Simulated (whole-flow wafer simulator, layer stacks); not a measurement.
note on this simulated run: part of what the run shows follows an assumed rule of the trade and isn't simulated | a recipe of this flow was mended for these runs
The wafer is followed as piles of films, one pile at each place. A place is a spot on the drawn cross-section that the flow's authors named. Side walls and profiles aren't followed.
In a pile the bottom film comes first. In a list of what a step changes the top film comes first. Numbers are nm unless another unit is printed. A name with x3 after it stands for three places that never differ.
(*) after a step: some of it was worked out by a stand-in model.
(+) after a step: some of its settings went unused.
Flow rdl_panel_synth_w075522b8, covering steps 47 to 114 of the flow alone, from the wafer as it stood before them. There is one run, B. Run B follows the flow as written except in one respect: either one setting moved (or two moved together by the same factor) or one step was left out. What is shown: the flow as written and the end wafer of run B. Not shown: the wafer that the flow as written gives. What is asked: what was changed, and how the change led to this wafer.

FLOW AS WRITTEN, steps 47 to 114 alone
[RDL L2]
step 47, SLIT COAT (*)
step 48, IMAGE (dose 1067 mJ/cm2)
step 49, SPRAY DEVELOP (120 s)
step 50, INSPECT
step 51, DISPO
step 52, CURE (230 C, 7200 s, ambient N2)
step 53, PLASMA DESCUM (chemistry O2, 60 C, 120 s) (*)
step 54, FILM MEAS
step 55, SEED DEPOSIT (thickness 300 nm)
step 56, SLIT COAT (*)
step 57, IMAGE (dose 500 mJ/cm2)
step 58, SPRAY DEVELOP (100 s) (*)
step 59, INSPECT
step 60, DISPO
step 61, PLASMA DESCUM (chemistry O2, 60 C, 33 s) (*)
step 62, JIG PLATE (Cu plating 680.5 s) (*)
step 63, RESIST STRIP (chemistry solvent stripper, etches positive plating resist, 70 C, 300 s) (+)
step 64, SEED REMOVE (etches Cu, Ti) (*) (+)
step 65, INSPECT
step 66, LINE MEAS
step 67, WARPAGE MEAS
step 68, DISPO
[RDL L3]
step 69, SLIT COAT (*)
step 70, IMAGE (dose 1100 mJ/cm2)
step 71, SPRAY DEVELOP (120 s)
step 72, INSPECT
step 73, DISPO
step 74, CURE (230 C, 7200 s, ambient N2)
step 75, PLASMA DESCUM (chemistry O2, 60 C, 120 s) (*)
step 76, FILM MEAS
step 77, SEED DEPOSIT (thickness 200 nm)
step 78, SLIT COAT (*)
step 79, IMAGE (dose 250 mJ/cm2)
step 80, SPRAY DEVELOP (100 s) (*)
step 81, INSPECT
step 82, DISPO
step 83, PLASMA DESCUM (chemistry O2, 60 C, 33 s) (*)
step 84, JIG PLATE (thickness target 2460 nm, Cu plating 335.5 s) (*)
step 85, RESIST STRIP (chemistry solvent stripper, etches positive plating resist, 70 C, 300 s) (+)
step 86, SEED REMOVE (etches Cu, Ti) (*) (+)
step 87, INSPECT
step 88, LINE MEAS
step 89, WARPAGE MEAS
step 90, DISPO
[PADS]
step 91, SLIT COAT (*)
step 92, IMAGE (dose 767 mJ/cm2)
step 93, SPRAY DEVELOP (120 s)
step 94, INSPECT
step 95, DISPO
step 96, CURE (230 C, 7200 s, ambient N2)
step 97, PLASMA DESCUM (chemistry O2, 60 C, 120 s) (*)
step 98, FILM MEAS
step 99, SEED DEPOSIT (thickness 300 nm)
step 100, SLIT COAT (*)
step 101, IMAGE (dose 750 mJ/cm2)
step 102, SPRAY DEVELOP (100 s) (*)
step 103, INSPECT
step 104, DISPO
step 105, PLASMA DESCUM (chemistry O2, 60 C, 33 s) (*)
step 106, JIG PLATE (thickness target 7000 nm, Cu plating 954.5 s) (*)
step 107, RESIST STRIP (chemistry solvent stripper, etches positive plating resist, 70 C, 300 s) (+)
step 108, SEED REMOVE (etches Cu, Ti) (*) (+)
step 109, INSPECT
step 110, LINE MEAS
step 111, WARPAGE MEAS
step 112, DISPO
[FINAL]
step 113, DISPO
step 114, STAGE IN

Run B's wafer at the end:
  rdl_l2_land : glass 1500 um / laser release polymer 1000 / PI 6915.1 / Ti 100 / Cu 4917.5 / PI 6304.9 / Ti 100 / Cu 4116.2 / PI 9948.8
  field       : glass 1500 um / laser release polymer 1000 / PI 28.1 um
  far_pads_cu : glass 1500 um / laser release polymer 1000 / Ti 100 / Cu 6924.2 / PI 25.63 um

The reason: step 62, JIG PLATE: Cu plating 571.6 s was run, while the flow as written has Cu plating 680.5 s.

The path from the change to this, step by step:
  step 62, JIG PLATE (Cu plating 680.5 s) (*)
      rdl_l2_cu, rdl_l2_land, rdl_l2_via, rdl_l2_rim, rdl_l3_land, rdl_l3_via: Cu gains 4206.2 (it would be, as written: Cu gains 5007.5)
  step 69, SLIT COAT (*)
      rdl_l2_space: PI gains 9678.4 (it would be, as written: PI gains 10.31 um)
      field, pads_cu, pads_space, pads_land, pads_via: PI gains 7685.3 (it would be, as written: PI gains 7936.4)
      (and at 10 other places as well)
  step 78, SLIT COAT (*)
      rdl_l2_space: ILINE-POS-THICK-GRADE-A gains 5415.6 (new film) (it would be, as written: ILINE-POS-THICK-GRADE-A gains 5535.4 (new film))
      rdl_l1_rim: ILINE-POS-THICK-GRADE-A gains 4984.8 (new film) (it would be, as written: ILINE-POS-THICK-GRADE-A gains 5099.6 (new film))
      (and at 1 other place as well)
  step 85, RESIST STRIP (chemistry solvent stripper, etches positive plating resist, 70 C, 300 s) (+)
      rdl_l2_space: ILINE-POS-THICK-GRADE-A loses 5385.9 (all of it) (it would be, as written: ILINE-POS-THICK-GRADE-A loses 5505.7 (all of it))
      rdl_l1_rim: ILINE-POS-THICK-GRADE-A loses 4955.1 (all of it) (it would be, as written: ILINE-POS-THICK-GRADE-A loses 5069.9 (all of it))
      (and at 1 other place as well)
  step 91, SLIT COAT (*)
      rdl_l2_via: PI gains 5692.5 (it would be, as written: PI gains 5469)
      rdl_l3_via: PI gains 10.54 um (new film) (it would be, as written: PI gains 10.46 um (new film))
  step 100, SLIT COAT (*)
      rdl_l2_cu: ILINE-POS-THICK-GRADE-A gains 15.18 um (new film) (it would be, as written: ILINE-POS-THICK-GRADE-A gains 15.24 um (new film))
      rdl_l2_space: ILINE-POS-THICK-GRADE-A gains 15.2 um (new film) (it would be, as written: ILINE-POS-THICK-GRADE-A gains 15.27 um (new film))
      (and at 8 other places as well)
  step 107, RESIST STRIP (chemistry solvent stripper, etches positive plating resist, 70 C, 300 s) (+)
      rdl_l1_space: ILINE-POS-THICK-GRADE-A loses 15.26 um (all of it) (it would be, as written: ILINE-POS-THICK-GRADE-A loses 15.25 um (all of it))
      rdl_l1_via: ILINE-POS-THICK-GRADE-A loses 14.67 um (all of it) (it would be, as written: ILINE-POS-THICK-GRADE-A loses 14.68 um (all of it))
      (and at 10 other places as well)
